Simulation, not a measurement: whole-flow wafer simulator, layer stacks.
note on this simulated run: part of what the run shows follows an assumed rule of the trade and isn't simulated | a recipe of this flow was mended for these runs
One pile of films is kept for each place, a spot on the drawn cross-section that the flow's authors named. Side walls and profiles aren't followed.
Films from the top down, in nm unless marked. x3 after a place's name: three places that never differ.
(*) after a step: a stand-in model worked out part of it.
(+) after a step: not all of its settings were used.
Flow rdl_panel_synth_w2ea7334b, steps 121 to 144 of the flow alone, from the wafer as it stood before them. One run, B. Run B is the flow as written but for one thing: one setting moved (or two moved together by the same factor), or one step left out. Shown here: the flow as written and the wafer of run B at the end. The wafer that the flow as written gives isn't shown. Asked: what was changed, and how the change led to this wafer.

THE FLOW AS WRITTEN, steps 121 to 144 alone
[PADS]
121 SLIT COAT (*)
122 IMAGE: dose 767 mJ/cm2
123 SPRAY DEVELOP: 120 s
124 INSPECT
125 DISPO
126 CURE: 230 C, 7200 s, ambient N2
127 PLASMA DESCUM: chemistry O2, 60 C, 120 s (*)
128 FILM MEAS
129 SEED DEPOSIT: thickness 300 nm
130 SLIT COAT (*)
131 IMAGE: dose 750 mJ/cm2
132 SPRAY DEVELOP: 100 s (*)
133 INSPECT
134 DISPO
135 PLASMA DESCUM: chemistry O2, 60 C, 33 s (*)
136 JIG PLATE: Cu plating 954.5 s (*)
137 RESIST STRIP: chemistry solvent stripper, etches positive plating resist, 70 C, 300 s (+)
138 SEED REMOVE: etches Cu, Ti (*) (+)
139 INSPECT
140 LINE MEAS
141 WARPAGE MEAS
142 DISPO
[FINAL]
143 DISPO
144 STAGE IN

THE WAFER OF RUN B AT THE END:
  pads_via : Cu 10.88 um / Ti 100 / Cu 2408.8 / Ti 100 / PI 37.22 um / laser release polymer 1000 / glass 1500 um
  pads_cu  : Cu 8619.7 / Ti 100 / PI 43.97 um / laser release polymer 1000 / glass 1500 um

The cause: step 136, JIG PLATE: Cu plating 1184 s was run, where the flow has Cu plating 954.5 s.

How the change led to this, step by step:
  136 JIG PLATE: Cu plating 954.5 s (*)
      pads_via: Cu +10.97 um (as written it would be: Cu +8307.4)
      pads_cu, pads_land: Cu +8709.7 (as written it would be: Cu +7023.8)
